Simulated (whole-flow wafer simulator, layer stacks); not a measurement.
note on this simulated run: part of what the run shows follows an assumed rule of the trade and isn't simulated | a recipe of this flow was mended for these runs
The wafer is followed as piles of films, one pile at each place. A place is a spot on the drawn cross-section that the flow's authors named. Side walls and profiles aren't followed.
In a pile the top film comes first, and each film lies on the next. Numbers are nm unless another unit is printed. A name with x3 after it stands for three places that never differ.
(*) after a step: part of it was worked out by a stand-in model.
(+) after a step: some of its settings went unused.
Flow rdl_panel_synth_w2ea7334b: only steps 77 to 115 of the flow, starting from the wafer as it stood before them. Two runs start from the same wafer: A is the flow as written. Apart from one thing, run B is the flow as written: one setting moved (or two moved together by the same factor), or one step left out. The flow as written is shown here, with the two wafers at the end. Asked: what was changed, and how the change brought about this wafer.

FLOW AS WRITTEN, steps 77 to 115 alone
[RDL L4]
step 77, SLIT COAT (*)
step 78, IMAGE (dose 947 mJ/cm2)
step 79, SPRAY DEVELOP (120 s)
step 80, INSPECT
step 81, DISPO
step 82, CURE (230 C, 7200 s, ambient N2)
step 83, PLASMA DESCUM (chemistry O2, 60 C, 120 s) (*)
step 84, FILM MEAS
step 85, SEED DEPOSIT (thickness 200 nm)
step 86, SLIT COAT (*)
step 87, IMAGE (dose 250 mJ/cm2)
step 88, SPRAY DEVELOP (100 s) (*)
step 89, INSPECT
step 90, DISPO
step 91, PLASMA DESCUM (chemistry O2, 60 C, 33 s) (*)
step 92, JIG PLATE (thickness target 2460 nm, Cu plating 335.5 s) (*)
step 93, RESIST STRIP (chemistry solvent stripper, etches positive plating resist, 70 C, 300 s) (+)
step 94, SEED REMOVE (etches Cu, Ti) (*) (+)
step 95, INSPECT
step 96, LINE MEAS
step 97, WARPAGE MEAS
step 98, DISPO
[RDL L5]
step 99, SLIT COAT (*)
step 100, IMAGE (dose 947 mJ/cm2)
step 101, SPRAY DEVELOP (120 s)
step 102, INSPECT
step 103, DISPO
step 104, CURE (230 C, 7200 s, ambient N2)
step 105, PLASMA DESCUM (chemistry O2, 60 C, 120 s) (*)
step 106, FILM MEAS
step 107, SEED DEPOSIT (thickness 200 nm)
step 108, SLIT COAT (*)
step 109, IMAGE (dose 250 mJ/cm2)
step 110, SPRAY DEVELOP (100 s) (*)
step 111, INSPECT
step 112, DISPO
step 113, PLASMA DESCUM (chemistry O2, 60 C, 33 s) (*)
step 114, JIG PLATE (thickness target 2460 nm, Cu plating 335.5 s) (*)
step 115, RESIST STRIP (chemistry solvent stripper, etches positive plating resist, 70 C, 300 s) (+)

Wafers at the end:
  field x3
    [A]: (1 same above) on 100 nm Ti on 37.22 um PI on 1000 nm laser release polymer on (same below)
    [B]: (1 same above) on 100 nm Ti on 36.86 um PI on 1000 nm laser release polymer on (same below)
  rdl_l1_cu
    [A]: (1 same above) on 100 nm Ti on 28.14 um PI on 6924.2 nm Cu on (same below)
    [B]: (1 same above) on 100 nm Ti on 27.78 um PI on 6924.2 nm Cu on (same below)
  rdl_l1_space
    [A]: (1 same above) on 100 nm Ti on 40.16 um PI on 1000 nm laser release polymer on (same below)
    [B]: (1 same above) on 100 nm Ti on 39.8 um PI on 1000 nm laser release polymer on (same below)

Cause: step 92, JIG PLATE: Cu plating 263.7 s was run, though the flow has Cu plating 335.5 s.

How this came from the change, step by step:
  step 92, JIG PLATE (thickness target 2460 nm, Cu plating 335.5 s) (*)
      rdl_l4_cu, rdl_l4_land, rdl_l4_via, rdl_l5_land, rdl_l5_via: A +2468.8 Cu | B +1940.5 Cu
  step 99, SLIT COAT (*)
      field x3, pads_land x2: A +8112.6 PI | B +7752.3 PI
      rdl_l1_cu: A +8091.4 PI | B +7731.4 PI
      (and at 17 other places as well)
  step 108, SLIT COAT (*)
      rdl_l4_land: A +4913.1 ILINE-POS-THICK-GRADE-A (new film) | B +5045.9 ILINE-POS-THICK-GRADE-A (new film)
      rdl_l4_via: A +4830.6 ILINE-POS-THICK-GRADE-A (new film) | B +5011 ILINE-POS-THICK-GRADE-A (new film)
  step 115, RESIST STRIP (chemistry solvent stripper, etches positive plating resist, 70 C, 300 s) (+)
      rdl_l4_land: A -4883.4 ILINE-POS-THICK-GRADE-A (all of it) | B -5016.2 ILINE-POS-THICK-GRADE-A (all of it)
      rdl_l4_via: A -4800.9 ILINE-POS-THICK-GRADE-A (all of it) | B -4981.3 ILINE-POS-THICK-GRADE-A (all of it)
